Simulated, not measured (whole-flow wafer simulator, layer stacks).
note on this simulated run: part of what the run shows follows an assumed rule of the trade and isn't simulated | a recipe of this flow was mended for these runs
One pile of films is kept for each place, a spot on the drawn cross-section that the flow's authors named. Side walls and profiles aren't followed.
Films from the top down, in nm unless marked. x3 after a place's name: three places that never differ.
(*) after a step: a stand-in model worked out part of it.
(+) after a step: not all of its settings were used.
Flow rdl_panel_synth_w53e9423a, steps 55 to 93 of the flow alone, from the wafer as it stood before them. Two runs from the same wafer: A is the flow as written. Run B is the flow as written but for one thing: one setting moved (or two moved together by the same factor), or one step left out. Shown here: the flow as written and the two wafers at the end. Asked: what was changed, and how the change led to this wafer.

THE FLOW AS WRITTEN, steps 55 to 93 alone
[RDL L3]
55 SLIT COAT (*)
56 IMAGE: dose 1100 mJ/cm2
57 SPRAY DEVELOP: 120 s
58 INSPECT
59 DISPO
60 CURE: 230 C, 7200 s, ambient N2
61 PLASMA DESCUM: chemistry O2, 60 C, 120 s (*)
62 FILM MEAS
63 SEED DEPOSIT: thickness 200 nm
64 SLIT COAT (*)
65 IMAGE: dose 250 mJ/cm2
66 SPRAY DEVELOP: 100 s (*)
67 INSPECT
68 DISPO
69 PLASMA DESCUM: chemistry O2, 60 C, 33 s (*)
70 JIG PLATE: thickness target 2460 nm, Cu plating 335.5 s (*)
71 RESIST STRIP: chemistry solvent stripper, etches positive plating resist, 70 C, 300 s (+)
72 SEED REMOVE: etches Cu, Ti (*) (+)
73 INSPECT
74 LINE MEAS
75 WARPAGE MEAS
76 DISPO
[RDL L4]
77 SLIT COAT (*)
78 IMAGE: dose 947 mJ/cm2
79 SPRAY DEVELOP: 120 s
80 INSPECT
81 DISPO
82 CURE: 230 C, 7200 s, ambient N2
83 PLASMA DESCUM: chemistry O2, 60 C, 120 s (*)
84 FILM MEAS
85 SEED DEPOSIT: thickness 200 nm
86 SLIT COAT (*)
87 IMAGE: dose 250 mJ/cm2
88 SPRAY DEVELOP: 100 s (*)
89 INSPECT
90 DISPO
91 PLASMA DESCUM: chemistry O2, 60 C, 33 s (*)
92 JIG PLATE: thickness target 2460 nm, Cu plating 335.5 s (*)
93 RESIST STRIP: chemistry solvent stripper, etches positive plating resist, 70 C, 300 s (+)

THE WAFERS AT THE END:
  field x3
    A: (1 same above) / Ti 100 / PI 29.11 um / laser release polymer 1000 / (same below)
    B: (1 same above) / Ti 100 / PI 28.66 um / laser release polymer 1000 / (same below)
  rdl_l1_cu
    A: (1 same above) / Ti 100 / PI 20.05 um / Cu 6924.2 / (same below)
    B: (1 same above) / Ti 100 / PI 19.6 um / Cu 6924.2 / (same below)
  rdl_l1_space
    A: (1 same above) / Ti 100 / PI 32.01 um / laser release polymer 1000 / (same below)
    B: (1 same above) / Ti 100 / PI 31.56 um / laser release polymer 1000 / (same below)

The cause: step 70, JIG PLATE: Cu plating 244.9 s was run, where the flow has Cu plating 335.5 s.

How the change led to this, step by step:
  70 JIG PLATE: thickness target 2460 nm, Cu plating 335.5 s (*)
      rdl_l3_cu, rdl_l3_land, rdl_l3_via, rdl_l4_land, rdl_l4_via: A Cu +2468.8 | B Cu +1802.1
  77 SLIT COAT (*)
      field x3, pads_land x2: A PI +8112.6 | B PI +7659.8
      rdl_l1_cu: A PI +7979.2 | B PI +7528.7
      (and at 13 more places)
  86 SLIT COAT (*)
      rdl_l3_land: A ILINE-POS-THICK-GRADE-A +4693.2 (new film) | B ILINE-POS-THICK-GRADE-A +4899.2 (new film)
      rdl_l3_via: A ILINE-POS-THICK-GRADE-A +4627.8 (new film) | B ILINE-POS-THICK-GRADE-A +4901.2 (new film)
  93 RESIST STRIP: chemistry solvent stripper, etches positive plating resist, 70 C, 300 s (+)
      rdl_l3_land: A ILINE-POS-THICK-GRADE-A -4663.5 (all of it) | B ILINE-POS-THICK-GRADE-A -4869.5 (all of it)
      rdl_l3_via: A ILINE-POS-THICK-GRADE-A -4598.1 (all of it) | B ILINE-POS-THICK-GRADE-A -4871.5 (all of it)
